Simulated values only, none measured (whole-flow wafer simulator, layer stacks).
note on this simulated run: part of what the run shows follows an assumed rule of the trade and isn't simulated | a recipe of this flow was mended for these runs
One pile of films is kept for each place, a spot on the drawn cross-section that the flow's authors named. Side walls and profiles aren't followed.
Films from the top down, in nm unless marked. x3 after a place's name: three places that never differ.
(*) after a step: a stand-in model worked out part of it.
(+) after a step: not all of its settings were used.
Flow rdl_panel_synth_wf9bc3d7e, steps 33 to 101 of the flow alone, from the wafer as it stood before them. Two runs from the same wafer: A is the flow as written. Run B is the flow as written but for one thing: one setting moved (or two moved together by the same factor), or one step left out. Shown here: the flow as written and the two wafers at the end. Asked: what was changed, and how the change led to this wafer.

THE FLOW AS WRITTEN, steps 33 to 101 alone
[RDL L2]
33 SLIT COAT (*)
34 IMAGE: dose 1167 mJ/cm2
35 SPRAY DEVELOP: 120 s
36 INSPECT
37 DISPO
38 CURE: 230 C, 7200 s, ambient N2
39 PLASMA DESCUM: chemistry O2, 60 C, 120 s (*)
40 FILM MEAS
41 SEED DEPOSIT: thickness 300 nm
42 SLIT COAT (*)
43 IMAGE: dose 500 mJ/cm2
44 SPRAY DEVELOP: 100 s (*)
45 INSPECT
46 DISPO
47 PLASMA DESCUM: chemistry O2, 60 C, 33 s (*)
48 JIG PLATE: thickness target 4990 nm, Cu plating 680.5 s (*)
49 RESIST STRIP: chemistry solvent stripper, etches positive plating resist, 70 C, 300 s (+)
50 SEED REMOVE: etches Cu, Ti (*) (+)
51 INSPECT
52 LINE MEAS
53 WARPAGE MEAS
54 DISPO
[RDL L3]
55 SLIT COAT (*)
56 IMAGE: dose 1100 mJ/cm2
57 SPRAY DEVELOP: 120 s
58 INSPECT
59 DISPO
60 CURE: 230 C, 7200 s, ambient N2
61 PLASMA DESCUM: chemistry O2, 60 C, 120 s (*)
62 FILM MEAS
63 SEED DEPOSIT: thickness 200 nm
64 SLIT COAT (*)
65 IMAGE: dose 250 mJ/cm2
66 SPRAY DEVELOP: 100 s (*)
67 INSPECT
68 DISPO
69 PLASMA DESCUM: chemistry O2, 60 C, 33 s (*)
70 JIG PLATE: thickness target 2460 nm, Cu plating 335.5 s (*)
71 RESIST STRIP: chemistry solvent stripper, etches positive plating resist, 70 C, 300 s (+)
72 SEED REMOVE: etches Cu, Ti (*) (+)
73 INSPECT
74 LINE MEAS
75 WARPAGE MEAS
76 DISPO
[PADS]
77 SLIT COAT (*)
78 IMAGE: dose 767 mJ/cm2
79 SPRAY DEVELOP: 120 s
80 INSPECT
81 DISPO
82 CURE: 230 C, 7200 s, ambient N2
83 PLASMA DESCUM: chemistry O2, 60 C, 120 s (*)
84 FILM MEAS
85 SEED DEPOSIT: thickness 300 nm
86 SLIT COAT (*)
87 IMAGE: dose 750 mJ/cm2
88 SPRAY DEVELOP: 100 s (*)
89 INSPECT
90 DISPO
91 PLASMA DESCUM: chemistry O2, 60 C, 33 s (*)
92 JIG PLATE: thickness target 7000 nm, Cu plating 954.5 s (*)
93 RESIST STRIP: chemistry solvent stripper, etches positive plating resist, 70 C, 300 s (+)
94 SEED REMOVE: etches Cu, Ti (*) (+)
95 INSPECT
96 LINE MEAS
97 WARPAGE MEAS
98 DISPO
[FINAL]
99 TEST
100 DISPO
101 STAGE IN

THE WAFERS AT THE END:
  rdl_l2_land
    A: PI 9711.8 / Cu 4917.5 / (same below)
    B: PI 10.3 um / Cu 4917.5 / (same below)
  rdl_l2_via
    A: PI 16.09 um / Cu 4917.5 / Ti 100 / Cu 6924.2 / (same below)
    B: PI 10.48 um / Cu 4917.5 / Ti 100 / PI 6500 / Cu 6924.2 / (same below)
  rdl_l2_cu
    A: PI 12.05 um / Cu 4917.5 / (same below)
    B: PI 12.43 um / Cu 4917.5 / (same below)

The cause: step 35, SPRAY DEVELOP: 120 s, was left out.

How the change led to this, step by step:
  42 SLIT COAT (*)
      rdl_l2_via: A ILINE-POS-THICK-GRADE-A +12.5 um (new film) | B ILINE-POS-THICK-GRADE-A +8868.5 (new film)
      rdl_l2_cu, rdl_l2_space: A ILINE-POS-THICK-GRADE-A +10.13 um (new film) | B ILINE-POS-THICK-GRADE-A +10.93 um (new film)
      (and at 2 more places)
  44 SPRAY DEVELOP: 100 s (*)
      rdl_l2_via: A ILINE-POS-THICK-GRADE-A -12.5 um (all of it) | B ILINE-POS-THICK-GRADE-A -8868.5 (all of it)
      rdl_l2_cu: A ILINE-POS-THICK-GRADE-A -10.13 um (all of it) | B ILINE-POS-THICK-GRADE-A -10.93 um (all of it)
      (and at 1 more place)
  49 RESIST STRIP: chemistry solvent stripper, etches positive plating resist, 70 C, 300 s (+)
      rdl_l2_space: A ILINE-POS-THICK-GRADE-A -10.1 um (all of it) | B ILINE-POS-THICK-GRADE-A -10.9 um (all of it)
      rdl_l1_rim: A ILINE-POS-THICK-GRADE-A -8208.7 (all of it) | B ILINE-POS-THICK-GRADE-A -9357.3 (all of it)
  55 SLIT COAT (*)
      rdl_l2_via: A PI +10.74 um (new film) | B PI +5653.3 (new film)
      rdl_l2_cu: A PI +5919.4 (new film) | B PI +6171.9 (new film)
      (and at 3 more places)
  64 SLIT COAT (*)
      rdl_l2_cu: A ILINE-POS-THICK-GRADE-A +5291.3 (new film) | B ILINE-POS-THICK-GRADE-A +5433.5 (new film)
      rdl_l2_space: A ILINE-POS-THICK-GRADE-A +5624.6 (new film) | B ILINE-POS-THICK-GRADE-A +5770.5 (new film)
      (and at 3 more places)
  71 RESIST STRIP: chemistry solvent stripper, etches positive plating resist, 70 C, 300 s (+)
      rdl_l2_cu: A ILINE-POS-THICK-GRADE-A -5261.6 (all of it) | B ILINE-POS-THICK-GRADE-A -5403.8 (all of it)
      rdl_l2_space: A ILINE-POS-THICK-GRADE-A -5594.9 (all of it) | B ILINE-POS-THICK-GRADE-A -5740.8 (all of it)
      (and at 3 more places)
  77 SLIT COAT (*)
      rdl_l2_cu: A PI +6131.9 | B PI +6259.5
      rdl_l2_land: A PI +5066.5 | B PI +5325.8
      (and at 1 more place)
  86 SLIT COAT (*)
      rdl_l2_cu: A ILINE-POS-THICK-GRADE-A +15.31 um (new film) | B ILINE-POS-THICK-GRADE-A +15.41 um (new film)
      rdl_l2_space: A ILINE-POS-THICK-GRADE-A +15.33 um (new film) | B ILINE-POS-THICK-GRADE-A +15.43 um (new film)
      (and at 3 more places)
  93 RESIST STRIP: chemistry solvent stripper, etches positive plating resist, 70 C, 300 s (+)
      rdl_l2_cu: A ILINE-POS-THICK-GRADE-A -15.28 um (all of it) | B ILINE-POS-THICK-GRADE-A -15.38 um (all of it)
      rdl_l2_space: A ILINE-POS-THICK-GRADE-A -15.3 um (all of it) | B ILINE-POS-THICK-GRADE-A -15.4 um (all of it)
      (and at 3 more places)
Counting metal films that touch as one body, rdl_l2_via has 2 bodies (between them, from the top down: PI 6500); the flow as written gives 1 body.
